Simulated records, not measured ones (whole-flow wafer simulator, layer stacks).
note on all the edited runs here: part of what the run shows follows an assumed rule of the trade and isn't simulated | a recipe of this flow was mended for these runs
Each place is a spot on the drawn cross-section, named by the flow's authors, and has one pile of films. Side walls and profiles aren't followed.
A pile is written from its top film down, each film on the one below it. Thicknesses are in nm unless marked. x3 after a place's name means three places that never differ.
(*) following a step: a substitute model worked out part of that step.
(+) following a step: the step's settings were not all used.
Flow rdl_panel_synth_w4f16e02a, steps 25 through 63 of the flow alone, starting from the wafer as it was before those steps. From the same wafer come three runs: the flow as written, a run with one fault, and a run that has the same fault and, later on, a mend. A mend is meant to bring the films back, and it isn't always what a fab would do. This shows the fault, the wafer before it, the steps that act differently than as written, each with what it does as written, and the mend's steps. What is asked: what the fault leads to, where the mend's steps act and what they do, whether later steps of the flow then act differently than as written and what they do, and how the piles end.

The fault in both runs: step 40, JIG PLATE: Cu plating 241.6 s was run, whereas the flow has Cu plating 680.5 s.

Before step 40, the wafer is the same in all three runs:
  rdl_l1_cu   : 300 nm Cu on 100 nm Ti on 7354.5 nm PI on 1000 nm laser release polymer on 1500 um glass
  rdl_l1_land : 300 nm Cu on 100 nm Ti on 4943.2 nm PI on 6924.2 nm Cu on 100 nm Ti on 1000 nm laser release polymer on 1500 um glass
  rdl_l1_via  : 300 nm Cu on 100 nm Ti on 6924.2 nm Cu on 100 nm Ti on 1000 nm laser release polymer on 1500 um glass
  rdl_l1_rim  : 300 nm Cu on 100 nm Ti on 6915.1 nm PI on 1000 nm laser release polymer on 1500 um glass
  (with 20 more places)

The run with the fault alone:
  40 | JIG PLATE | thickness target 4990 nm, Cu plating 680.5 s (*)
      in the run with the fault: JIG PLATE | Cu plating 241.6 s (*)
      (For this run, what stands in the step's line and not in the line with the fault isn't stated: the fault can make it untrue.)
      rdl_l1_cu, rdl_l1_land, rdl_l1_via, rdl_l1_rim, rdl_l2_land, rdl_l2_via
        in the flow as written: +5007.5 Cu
        in the run with the fault: +1777.8 Cu
  Steps further on in the flow that do not act as written:
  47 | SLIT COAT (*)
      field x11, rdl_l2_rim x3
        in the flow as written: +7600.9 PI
        in the run with the fault: +6883.8 PI
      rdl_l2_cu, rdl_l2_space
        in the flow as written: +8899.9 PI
        in the run with the fault: +7336.2 PI
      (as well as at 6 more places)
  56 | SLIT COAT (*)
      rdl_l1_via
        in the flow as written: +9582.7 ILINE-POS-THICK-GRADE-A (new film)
        in the run with the fault: +10.2 um ILINE-POS-THICK-GRADE-A (new film)
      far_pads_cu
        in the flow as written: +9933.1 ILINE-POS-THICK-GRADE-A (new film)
        in the run with the fault: +9504.5 ILINE-POS-THICK-GRADE-A (new film)
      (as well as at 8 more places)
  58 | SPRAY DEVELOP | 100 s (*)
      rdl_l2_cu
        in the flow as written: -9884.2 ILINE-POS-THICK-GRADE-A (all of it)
        in the run with the fault: -9453.5 ILINE-POS-THICK-GRADE-A (all of it)
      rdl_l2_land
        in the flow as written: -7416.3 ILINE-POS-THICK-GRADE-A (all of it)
        in the run with the fault: -7905.9 ILINE-POS-THICK-GRADE-A (all of it)
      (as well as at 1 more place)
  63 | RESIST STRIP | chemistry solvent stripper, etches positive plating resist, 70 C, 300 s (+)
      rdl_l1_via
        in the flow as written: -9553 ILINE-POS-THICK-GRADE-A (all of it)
        in the run with the fault: -10.17 um ILINE-POS-THICK-GRADE-A (all of it)
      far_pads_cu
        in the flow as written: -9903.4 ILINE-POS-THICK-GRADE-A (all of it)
        in the run with the fault: -9474.8 ILINE-POS-THICK-GRADE-A (all of it)
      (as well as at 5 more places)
  The piles end different from the flow's at field x11, far_pads_cu, rdl_l1_cu and 11 more by more than 2% or 0.5 nm, whichever is larger.
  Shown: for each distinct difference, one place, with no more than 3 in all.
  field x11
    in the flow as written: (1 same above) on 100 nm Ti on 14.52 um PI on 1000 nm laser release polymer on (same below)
    in the run with the fault: (1 same above) on 100 nm Ti on 13.8 um PI on 1000 nm laser release polymer on (same below)
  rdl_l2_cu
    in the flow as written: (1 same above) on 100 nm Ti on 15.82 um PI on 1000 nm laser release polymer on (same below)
    in the run with the fault: (1 same above) on 100 nm Ti on 14.25 um PI on 1000 nm laser release polymer on (same below)
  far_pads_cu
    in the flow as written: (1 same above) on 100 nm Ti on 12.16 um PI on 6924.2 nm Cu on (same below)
    in the run with the fault: (1 same above) on 100 nm Ti on 10.62 um PI on 6924.2 nm Cu on (same below)

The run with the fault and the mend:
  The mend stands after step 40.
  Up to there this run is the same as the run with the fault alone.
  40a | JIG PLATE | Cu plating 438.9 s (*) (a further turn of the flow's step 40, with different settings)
      rdl_l1_cu, rdl_l1_land, rdl_l1_via, rdl_l1_rim, rdl_l2_land, rdl_l2_via
        +3229.7 Cu
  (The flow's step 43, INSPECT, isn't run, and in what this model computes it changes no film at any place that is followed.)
  Every later step of the flow that is run acts as written at every place that is followed.
  By the end, the piles equal the flow's at every place that both follow.
